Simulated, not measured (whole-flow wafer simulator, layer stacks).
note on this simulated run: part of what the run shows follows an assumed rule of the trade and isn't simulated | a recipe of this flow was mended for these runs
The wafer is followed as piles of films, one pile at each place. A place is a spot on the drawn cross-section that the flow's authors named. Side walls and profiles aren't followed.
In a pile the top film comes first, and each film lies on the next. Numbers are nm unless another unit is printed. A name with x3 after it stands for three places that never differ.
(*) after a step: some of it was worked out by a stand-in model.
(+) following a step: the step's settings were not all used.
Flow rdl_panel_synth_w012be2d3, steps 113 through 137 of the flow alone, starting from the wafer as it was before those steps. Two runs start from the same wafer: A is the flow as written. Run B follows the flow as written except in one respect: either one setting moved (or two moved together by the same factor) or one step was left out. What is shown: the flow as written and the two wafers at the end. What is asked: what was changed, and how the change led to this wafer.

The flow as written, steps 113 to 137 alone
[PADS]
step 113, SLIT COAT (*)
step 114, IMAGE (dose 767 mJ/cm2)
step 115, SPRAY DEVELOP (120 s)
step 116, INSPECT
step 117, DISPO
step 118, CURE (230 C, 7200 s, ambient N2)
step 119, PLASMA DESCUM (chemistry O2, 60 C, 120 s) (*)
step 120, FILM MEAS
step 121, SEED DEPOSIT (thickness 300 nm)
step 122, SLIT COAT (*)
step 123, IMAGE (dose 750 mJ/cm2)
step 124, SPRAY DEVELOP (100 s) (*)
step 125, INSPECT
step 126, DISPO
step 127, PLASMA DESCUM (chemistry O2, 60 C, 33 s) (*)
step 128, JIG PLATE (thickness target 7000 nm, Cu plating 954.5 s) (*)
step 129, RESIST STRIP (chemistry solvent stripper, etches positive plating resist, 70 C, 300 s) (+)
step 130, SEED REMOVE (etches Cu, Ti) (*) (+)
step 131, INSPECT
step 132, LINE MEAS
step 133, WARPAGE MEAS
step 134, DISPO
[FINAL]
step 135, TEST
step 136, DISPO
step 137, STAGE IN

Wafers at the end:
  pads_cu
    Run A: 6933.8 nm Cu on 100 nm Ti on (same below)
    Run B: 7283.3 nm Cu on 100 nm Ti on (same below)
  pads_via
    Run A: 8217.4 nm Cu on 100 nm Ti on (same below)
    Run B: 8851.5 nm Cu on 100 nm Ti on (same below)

The reason: step 128, JIG PLATE: Cu plating 1002 s was run, though the flow has Cu plating 954.5 s.

The path from the change to this, step by step:
  step 128, JIG PLATE (thickness target 7000 nm, Cu plating 954.5 s) (*)
      pads_cu, pads_land: A Cu gains 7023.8 | B Cu gains 7373.3
      pads_via: A Cu gains 8307.4 | B Cu gains 8941.5
